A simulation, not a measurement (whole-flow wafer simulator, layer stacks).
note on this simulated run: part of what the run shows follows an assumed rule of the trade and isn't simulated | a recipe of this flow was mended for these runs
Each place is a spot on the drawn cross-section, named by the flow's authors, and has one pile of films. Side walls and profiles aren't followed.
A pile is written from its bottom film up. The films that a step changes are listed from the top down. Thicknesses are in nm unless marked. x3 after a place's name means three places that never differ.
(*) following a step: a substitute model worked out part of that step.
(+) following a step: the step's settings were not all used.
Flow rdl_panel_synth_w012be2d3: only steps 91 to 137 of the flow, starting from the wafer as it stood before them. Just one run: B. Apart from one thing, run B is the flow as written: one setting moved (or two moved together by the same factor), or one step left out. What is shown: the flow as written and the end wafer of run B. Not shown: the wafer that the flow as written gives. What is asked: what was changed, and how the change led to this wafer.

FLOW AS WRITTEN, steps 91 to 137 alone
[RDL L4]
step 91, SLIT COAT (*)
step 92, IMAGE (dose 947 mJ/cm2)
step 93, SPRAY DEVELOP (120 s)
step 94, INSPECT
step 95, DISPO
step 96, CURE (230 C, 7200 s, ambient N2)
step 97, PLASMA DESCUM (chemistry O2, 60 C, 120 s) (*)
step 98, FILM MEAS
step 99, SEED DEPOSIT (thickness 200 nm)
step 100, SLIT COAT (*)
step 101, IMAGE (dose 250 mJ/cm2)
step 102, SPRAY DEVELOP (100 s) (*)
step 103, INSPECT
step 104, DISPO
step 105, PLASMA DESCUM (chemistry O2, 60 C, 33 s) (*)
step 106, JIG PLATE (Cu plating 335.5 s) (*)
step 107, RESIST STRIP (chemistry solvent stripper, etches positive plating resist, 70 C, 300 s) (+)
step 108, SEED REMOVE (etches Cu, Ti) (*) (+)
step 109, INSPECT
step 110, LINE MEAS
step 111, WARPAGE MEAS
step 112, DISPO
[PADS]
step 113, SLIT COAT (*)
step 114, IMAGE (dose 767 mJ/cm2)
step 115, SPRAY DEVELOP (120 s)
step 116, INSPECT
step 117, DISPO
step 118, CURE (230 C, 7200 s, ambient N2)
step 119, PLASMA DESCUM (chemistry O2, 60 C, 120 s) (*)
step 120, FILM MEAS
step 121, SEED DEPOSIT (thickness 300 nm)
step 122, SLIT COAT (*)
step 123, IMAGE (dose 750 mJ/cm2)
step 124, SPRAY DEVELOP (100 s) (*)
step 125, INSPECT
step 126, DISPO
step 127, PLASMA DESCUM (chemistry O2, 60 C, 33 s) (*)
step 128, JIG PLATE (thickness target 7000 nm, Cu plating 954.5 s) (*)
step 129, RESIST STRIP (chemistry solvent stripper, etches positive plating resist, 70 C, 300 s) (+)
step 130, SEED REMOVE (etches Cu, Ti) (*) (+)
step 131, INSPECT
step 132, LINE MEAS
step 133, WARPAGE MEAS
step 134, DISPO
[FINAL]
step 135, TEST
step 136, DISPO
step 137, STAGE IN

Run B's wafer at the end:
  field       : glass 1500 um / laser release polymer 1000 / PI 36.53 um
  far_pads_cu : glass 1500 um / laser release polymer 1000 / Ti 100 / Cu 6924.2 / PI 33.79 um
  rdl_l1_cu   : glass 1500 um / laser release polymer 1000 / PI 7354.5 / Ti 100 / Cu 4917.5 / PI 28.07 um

What caused this: step 106, JIG PLATE: Cu plating 362.3 s was run, though the flow has Cu plating 335.5 s.

Step by step, how the change led to this:
  step 106, JIG PLATE (Cu plating 335.5 s) (*)
      rdl_l4_cu, rdl_l4_land, rdl_l4_via, pads_land, pads_via: +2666 Cu (it would be, as written: +2468.8 Cu)
  step 113, SLIT COAT (*)
      rdl_l4_space: +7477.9 PI (it would be, as written: +7219.4 PI)
      rdl_l4_land: +4650.3 PI (new film) (it would be, as written: +4480.6 PI (new film))
      (as well as at 2 more places)
  step 122, SLIT COAT (*)
      rdl_l1_rim: +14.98 um ILINE-POS-THICK-GRADE-A (new film) (it would be, as written: +14.99 um ILINE-POS-THICK-GRADE-A (new film))
      rdl_l3_via: +14.81 um ILINE-POS-THICK-GRADE-A (new film) (it would be, as written: +14.8 um ILINE-POS-THICK-GRADE-A (new film))
      (as well as at 8 more places)
  step 124, SPRAY DEVELOP (100 s) (*)
      pads_cu: -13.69 um ILINE-POS-THICK-GRADE-A (all of it) (it would be, as written: -13.68 um ILINE-POS-THICK-GRADE-A (all of it))
      pads_land: -13.1 um ILINE-POS-THICK-GRADE-A (all of it) (it would be, as written: -13.11 um ILINE-POS-THICK-GRADE-A (all of it))
      (as well as at 1 more place)
  step 129, RESIST STRIP (chemistry solvent stripper, etches positive plating resist, 70 C, 300 s) (+)
      rdl_l3_via: -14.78 um ILINE-POS-THICK-GRADE-A (all of it) (it would be, as written: -14.77 um ILINE-POS-THICK-GRADE-A (all of it))
      rdl_l4_cu: -15.16 um ILINE-POS-THICK-GRADE-A (all of it) (it would be, as written: -15.09 um ILINE-POS-THICK-GRADE-A (all of it))
      (as well as at 4 more places)
